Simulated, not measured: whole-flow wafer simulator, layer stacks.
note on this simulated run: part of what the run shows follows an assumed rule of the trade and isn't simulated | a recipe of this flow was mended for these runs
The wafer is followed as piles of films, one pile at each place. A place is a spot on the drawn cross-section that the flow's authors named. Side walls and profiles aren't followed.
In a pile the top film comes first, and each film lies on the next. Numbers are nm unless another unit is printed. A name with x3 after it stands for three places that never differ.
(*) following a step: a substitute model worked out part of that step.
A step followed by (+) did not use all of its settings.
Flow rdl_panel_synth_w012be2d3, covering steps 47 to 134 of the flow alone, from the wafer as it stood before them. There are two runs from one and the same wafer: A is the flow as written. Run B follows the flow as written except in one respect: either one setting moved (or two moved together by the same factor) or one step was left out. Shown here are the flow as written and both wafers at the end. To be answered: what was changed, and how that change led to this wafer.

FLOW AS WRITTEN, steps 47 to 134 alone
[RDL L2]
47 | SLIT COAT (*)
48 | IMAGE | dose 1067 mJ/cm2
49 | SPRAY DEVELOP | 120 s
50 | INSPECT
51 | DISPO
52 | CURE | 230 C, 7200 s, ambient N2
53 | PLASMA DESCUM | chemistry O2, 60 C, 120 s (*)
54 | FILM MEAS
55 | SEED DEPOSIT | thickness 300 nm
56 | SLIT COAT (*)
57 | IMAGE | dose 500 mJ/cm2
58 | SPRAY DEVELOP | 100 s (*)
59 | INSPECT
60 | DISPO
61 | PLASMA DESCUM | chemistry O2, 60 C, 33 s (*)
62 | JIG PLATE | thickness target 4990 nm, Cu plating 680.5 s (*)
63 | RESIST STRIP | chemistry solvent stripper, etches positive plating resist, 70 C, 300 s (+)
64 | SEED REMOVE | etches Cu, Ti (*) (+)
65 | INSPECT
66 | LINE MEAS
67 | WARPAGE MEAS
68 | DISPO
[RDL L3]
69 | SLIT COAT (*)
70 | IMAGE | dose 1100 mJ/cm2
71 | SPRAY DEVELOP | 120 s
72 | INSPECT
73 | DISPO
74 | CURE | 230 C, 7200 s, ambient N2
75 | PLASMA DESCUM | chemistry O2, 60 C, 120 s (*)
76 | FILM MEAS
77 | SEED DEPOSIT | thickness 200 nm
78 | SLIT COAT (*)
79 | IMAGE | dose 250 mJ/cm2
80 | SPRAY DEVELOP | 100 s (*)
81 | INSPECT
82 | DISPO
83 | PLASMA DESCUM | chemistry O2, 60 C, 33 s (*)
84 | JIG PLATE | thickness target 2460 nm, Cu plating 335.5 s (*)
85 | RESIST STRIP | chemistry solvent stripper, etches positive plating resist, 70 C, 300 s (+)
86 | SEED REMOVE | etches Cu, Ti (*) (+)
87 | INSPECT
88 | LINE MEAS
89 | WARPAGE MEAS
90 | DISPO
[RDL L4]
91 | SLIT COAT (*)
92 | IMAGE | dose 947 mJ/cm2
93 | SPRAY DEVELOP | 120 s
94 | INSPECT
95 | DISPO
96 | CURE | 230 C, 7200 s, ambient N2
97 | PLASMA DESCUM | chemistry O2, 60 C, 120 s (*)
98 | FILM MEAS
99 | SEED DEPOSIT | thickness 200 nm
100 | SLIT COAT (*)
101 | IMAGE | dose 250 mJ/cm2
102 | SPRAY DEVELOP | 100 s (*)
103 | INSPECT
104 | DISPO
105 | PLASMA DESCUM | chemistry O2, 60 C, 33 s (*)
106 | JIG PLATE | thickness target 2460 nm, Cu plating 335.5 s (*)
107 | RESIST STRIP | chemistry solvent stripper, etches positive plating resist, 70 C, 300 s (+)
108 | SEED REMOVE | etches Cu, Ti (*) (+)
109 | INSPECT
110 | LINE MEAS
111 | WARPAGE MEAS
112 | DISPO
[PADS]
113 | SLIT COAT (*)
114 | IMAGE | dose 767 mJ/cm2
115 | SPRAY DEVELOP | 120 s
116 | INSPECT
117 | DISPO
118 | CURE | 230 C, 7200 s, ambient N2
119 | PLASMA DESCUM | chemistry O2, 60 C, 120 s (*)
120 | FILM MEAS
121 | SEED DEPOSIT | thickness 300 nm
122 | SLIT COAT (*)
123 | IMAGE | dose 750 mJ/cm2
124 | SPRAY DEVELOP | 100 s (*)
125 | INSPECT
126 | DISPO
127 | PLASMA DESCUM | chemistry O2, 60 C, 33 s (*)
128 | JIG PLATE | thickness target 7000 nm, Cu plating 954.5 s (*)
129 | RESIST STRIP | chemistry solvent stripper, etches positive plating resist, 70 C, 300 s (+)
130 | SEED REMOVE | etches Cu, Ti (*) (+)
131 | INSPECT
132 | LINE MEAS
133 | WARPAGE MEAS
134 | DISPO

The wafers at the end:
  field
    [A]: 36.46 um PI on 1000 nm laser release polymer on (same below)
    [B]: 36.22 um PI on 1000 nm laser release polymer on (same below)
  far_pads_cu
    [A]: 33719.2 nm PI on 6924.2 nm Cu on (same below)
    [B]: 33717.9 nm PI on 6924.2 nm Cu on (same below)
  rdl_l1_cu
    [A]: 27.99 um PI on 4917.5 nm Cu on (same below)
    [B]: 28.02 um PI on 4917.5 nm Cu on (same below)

The reason: step 62, JIG PLATE: Cu plating 578.4 s was run, while the flow as written has Cu plating 680.5 s.

How this came from the change, step by step:
  62 | JIG PLATE | thickness target 4990 nm, Cu plating 680.5 s (*)
      rdl_l2_cu, rdl_l2_land, rdl_l2_via, rdl_l2_rim, rdl_l3_land, rdl_l3_via: A Cu gains 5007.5 | B Cu gains 4256.2
  69 | SLIT COAT (*)
      rdl_l2_space: A PI gains 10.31 um | B PI gains 9716
      field, rdl_l4_cu, rdl_l4_space and 6 more: A PI gains 7936.4 | B PI gains 7700.8
      (and at 10 other places as well)
  78 | SLIT COAT (*)
      rdl_l2_space: A ILINE-POS-THICK-GRADE-A gains 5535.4 (new film) | B ILINE-POS-THICK-GRADE-A gains 5422.6 (new film)
      rdl_l1_rim: A ILINE-POS-THICK-GRADE-A gains 5099.6 (new film) | B ILINE-POS-THICK-GRADE-A gains 4991 (new film)
      (and at 1 other place as well)
  85 | RESIST STRIP | chemistry solvent stripper, etches positive plating resist, 70 C, 300 s (+)
      rdl_l2_space: A ILINE-POS-THICK-GRADE-A loses 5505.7 (all of it) | B ILINE-POS-THICK-GRADE-A loses 5392.9 (all of it)
      rdl_l1_rim: A ILINE-POS-THICK-GRADE-A loses 5069.9 (all of it) | B ILINE-POS-THICK-GRADE-A loses 4961.3 (all of it)
      (and at 1 other place as well)
  91 | SLIT COAT (*)
      far_pads_cu: A PI gains 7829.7 | B PI gains 8052.6
      rdl_l1_cu: A PI gains 8062.8 | B PI gains 8323.3
      (and at 5 other places as well)
  100 | SLIT COAT (*)
      rdl_l1_cu: A ILINE-POS-THICK-GRADE-A gains 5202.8 (new film) | B ILINE-POS-THICK-GRADE-A gains 5090.3 (new film)
      rdl_l1_space: A ILINE-POS-THICK-GRADE-A gains 5250.1 (new film) | B ILINE-POS-THICK-GRADE-A gains 5094.4 (new film)
  107 | RESIST STRIP | chemistry solvent stripper, etches positive plating resist, 70 C, 300 s (+)
      rdl_l1_cu: A ILINE-POS-THICK-GRADE-A loses 5173.1 (all of it) | B ILINE-POS-THICK-GRADE-A loses 5060.6 (all of it)
      rdl_l1_space: A ILINE-POS-THICK-GRADE-A loses 5220.4 (all of it) | B ILINE-POS-THICK-GRADE-A loses 5064.7 (all of it)
  122 | SLIT COAT (*)
      rdl_l2_cu, rdl_l2_space: A ILINE-POS-THICK-GRADE-A gains 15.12 um (new film) | B ILINE-POS-THICK-GRADE-A gains 15.09 um (new film)
      rdl_l1_cu: A ILINE-POS-THICK-GRADE-A gains 15.16 um (new film) | B ILINE-POS-THICK-GRADE-A gains 15.15 um (new film)
      (and at 9 other places as well)
  129 | RESIST STRIP | chemistry solvent stripper, etches positive plating resist, 70 C, 300 s (+)
      rdl_l2_cu, rdl_l2_space: A ILINE-POS-THICK-GRADE-A loses 15.09 um (all of it) | B ILINE-POS-THICK-GRADE-A loses 15.06 um (all of it)
      far_pads_cu: A ILINE-POS-THICK-GRADE-A loses 14.93 um (all of it) | B ILINE-POS-THICK-GRADE-A loses 14.94 um (all of it)
      (and at 11 other places as well)
